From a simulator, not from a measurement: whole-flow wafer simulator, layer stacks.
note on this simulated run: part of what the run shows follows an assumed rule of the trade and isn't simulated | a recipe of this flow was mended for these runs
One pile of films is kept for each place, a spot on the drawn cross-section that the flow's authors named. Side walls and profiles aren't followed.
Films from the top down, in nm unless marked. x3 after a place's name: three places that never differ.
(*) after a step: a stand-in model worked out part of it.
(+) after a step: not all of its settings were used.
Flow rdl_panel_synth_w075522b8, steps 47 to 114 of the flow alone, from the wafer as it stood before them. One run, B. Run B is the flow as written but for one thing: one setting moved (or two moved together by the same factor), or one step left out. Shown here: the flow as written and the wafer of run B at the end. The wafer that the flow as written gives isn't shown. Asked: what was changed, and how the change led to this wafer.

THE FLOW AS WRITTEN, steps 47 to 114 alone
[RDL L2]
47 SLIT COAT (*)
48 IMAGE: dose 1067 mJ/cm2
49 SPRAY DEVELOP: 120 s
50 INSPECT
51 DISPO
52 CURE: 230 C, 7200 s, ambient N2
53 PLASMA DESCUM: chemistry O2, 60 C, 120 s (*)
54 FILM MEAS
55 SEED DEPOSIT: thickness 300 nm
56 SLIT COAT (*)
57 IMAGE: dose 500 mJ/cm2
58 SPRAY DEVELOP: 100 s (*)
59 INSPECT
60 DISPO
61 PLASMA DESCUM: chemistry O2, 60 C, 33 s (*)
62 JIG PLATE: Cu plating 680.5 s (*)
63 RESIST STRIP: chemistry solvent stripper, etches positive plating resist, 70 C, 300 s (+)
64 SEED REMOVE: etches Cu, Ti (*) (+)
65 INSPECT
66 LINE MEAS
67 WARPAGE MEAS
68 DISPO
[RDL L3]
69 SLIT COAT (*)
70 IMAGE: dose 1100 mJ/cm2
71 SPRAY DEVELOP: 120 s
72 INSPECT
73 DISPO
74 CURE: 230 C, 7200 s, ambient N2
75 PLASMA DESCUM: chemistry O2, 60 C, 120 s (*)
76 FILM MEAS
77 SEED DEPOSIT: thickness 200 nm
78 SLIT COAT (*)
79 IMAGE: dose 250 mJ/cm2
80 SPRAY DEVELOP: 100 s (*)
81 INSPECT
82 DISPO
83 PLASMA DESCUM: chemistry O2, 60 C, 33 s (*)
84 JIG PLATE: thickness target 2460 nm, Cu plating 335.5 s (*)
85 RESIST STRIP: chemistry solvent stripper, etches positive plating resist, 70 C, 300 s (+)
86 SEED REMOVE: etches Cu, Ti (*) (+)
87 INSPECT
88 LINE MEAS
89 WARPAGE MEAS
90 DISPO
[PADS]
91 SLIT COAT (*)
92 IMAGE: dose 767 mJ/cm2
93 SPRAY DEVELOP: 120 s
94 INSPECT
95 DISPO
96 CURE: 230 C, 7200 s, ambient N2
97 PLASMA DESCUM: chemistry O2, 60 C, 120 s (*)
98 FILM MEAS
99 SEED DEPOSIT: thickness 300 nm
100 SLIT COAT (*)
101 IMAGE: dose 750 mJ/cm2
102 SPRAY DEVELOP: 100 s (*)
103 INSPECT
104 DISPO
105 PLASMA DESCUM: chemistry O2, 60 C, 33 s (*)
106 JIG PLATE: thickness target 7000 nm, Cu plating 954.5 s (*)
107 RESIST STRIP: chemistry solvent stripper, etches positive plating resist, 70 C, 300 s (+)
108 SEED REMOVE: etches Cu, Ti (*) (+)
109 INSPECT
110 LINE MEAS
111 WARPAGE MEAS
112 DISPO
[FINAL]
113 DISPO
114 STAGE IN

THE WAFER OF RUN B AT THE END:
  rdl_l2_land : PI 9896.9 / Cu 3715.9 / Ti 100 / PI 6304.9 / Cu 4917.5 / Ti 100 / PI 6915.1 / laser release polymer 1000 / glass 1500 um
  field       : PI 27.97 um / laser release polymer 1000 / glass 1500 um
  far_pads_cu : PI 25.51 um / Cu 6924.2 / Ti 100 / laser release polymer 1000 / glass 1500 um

The cause: step 62, JIG PLATE: Cu plating 517.2 s was run, where the flow has Cu plating 680.5 s.

How the change led to this, step by step:
  62 JIG PLATE: Cu plating 680.5 s (*)
      rdl_l2_cu, rdl_l2_land, rdl_l2_via, rdl_l2_rim, rdl_l3_land, rdl_l3_via: Cu +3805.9 (as written it would be: Cu +5007.5)
  69 SLIT COAT (*)
      rdl_l2_space: PI +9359 (as written it would be: PI +10.31 um)
      field, pads_cu, pads_space, pads_land, pads_via: PI +7563.3 (as written it would be: PI +7936.4)
      (and at 12 more places)
  78 SLIT COAT (*)
      rdl_l2_space: ILINE-POS-THICK-GRADE-A +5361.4 (new film) (as written it would be: ILINE-POS-THICK-GRADE-A +5535.4 (new film))
      rdl_l1_rim: ILINE-POS-THICK-GRADE-A +4927.5 (new film) (as written it would be: ILINE-POS-THICK-GRADE-A +5099.6 (new film))
      (and at 3 more places)
  80 SPRAY DEVELOP: 100 s (*)
      rdl_l3_land: ILINE-POS-THICK-GRADE-A -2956 (all of it) (as written it would be: ILINE-POS-THICK-GRADE-A -2880.1 (all of it))
  85 RESIST STRIP: chemistry solvent stripper, etches positive plating resist, 70 C, 300 s (+)
      rdl_l2_space: ILINE-POS-THICK-GRADE-A -5331.7 (all of it) (as written it would be: ILINE-POS-THICK-GRADE-A -5505.7 (all of it))
      rdl_l1_rim: ILINE-POS-THICK-GRADE-A -4897.8 (all of it) (as written it would be: ILINE-POS-THICK-GRADE-A -5069.9 (all of it))
      (and at 2 more places)
  91 SLIT COAT (*)
      rdl_l2_space: PI +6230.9 (as written it would be: PI +6391.4)
      rdl_l1_rim: PI +5822.1 (as written it would be: PI +5990.4)
      (and at 2 more places)
  100 SLIT COAT (*)
      far_pads_cu: ILINE-POS-THICK-GRADE-A +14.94 um (new film) (as written it would be: ILINE-POS-THICK-GRADE-A +14.95 um (new film))
      rdl_l1_space: ILINE-POS-THICK-GRADE-A +15.29 um (new film) (as written it would be: ILINE-POS-THICK-GRADE-A +15.28 um (new film))
      (and at 10 more places)
  107 RESIST STRIP: chemistry solvent stripper, etches positive plating resist, 70 C, 300 s (+)
      rdl_l1_space: ILINE-POS-THICK-GRADE-A -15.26 um (all of it) (as written it would be: ILINE-POS-THICK-GRADE-A -15.25 um (all of it))
      rdl_l1_via: ILINE-POS-THICK-GRADE-A -14.67 um (all of it) (as written it would be: ILINE-POS-THICK-GRADE-A -14.68 um (all of it))
      (and at 10 more places)
